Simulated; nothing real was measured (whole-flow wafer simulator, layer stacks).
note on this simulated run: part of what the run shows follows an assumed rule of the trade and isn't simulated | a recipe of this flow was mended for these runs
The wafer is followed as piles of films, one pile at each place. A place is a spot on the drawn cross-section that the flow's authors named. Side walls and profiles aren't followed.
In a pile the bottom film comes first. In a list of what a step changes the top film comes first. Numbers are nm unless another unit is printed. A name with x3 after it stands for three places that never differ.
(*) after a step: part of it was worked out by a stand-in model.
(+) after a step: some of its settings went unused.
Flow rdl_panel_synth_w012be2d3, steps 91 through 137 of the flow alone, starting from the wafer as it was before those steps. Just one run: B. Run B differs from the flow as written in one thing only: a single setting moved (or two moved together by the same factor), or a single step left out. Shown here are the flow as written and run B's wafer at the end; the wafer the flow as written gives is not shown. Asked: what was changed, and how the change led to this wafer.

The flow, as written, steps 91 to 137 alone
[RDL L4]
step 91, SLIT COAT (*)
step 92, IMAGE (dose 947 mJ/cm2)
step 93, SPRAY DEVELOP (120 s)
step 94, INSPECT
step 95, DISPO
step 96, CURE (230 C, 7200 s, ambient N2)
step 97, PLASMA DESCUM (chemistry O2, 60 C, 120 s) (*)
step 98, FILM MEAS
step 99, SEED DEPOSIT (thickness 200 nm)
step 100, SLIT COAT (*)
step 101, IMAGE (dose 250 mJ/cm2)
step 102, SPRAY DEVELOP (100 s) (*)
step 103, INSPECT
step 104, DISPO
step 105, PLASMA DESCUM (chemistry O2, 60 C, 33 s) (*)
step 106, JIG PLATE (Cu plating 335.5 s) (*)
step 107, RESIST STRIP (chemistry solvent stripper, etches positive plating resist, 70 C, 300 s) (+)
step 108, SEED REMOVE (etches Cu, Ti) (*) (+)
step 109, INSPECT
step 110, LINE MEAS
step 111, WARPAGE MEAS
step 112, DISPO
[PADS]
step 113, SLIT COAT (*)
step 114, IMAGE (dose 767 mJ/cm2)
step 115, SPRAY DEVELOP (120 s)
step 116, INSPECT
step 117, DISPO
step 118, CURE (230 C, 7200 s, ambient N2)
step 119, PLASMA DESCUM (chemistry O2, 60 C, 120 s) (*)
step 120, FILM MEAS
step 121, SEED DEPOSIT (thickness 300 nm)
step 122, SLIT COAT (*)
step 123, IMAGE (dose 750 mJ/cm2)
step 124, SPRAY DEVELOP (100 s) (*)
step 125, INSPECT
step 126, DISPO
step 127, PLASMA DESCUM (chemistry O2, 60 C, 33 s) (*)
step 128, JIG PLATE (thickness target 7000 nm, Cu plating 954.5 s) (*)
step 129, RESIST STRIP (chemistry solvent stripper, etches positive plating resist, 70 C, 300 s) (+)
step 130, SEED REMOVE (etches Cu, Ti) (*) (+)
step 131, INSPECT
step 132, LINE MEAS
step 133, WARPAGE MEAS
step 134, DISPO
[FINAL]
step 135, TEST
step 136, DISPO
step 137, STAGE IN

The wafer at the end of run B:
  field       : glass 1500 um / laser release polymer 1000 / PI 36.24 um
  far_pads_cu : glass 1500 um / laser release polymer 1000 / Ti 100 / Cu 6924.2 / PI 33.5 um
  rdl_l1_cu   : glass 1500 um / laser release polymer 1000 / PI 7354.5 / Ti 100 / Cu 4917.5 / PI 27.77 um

Cause: step 106, JIG PLATE: Cu plating 255 s was run, whereas the flow has Cu plating 335.5 s.

Step by step, how the change led to this:
  step 106, JIG PLATE (Cu plating 335.5 s) (*)
      rdl_l4_cu, rdl_l4_land, rdl_l4_via, pads_land, pads_via: +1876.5 Cu (it would be, as written: +2468.8 Cu)
  step 113, SLIT COAT (*)
      field: +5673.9 PI (it would be, as written: +5893.8 PI)
      far_pads_cu: +5624.7 PI (it would be, as written: +5844.2 PI)
      (and at 20 other places as well)
  step 122, SLIT COAT (*)
      rdl_l2_land: +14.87 um ILINE-POS-THICK-GRADE-A (new film) (it would be, as written: +14.88 um ILINE-POS-THICK-GRADE-A (new film))
      rdl_l4_cu: +14.92 um ILINE-POS-THICK-GRADE-A (new film) (it would be, as written: +15.12 um ILINE-POS-THICK-GRADE-A (new film))
      (and at 7 other places as well)
  step 124, SPRAY DEVELOP (100 s) (*)
      pads_cu: -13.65 um ILINE-POS-THICK-GRADE-A (all of it) (it would be, as written: -13.68 um ILINE-POS-THICK-GRADE-A (all of it))
      pads_land: -13.16 um ILINE-POS-THICK-GRADE-A (all of it) (it would be, as written: -13.11 um ILINE-POS-THICK-GRADE-A (all of it))
      (and at 1 other place as well)
  step 129, RESIST STRIP (chemistry solvent stripper, etches positive plating resist, 70 C, 300 s) (+)
      rdl_l2_cu, rdl_l2_space: -15.1 um ILINE-POS-THICK-GRADE-A (all of it) (it would be, as written: -15.09 um ILINE-POS-THICK-GRADE-A (all of it))
      rdl_l2_land: -14.84 um ILINE-POS-THICK-GRADE-A (all of it) (it would be, as written: -14.85 um ILINE-POS-THICK-GRADE-A (all of it))
      (and at 5 other places as well)
